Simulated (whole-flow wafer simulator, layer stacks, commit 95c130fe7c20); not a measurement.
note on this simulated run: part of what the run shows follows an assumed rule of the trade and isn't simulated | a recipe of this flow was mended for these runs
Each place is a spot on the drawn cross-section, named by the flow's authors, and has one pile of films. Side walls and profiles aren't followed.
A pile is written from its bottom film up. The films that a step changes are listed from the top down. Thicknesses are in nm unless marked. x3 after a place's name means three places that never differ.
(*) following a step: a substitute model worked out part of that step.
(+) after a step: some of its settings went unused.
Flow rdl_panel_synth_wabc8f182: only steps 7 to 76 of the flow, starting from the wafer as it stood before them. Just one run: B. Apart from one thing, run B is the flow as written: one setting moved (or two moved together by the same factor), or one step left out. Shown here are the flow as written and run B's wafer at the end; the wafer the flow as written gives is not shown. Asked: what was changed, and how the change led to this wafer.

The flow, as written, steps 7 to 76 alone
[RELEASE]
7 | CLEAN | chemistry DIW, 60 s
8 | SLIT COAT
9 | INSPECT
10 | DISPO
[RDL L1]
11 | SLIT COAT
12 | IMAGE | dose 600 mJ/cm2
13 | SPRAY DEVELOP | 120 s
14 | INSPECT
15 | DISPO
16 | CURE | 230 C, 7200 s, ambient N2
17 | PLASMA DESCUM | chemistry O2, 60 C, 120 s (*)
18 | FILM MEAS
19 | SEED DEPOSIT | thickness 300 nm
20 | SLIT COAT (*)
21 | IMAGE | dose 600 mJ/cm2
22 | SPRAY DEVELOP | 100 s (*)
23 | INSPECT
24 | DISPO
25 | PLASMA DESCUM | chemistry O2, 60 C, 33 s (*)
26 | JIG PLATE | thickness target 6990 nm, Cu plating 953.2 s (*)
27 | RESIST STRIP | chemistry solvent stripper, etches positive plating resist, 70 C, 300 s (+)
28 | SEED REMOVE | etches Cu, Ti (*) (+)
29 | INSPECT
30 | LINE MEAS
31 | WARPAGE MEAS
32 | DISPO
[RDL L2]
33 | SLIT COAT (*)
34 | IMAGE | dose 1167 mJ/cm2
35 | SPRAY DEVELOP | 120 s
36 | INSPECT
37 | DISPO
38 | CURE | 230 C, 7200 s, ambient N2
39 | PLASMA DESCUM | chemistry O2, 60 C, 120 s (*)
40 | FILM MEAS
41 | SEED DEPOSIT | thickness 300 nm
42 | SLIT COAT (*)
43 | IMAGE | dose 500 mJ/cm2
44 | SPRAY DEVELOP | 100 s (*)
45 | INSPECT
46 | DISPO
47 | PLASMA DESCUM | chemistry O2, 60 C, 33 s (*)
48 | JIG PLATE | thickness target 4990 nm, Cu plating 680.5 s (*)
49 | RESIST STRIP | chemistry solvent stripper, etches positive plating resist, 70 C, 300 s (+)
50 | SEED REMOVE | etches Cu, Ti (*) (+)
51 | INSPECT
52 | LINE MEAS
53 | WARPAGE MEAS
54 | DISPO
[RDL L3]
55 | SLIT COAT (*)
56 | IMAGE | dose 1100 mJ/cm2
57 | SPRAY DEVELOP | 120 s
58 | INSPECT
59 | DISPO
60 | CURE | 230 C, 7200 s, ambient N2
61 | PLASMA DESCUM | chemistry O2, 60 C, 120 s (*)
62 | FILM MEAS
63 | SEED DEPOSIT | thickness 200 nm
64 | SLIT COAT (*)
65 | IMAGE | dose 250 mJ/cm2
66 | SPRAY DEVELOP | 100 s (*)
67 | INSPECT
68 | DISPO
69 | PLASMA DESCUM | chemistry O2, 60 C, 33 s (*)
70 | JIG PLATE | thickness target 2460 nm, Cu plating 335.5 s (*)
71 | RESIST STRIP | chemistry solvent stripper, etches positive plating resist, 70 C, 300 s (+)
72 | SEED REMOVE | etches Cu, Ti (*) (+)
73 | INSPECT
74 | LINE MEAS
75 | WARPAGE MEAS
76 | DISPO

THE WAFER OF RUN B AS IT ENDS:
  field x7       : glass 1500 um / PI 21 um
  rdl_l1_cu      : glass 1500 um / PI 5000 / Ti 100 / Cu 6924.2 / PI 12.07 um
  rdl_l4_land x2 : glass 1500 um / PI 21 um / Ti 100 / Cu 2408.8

What caused this: step 8, SLIT COAT, was skipped.

How this came from the change, step by step:
  (no step that both runs have acts differently)
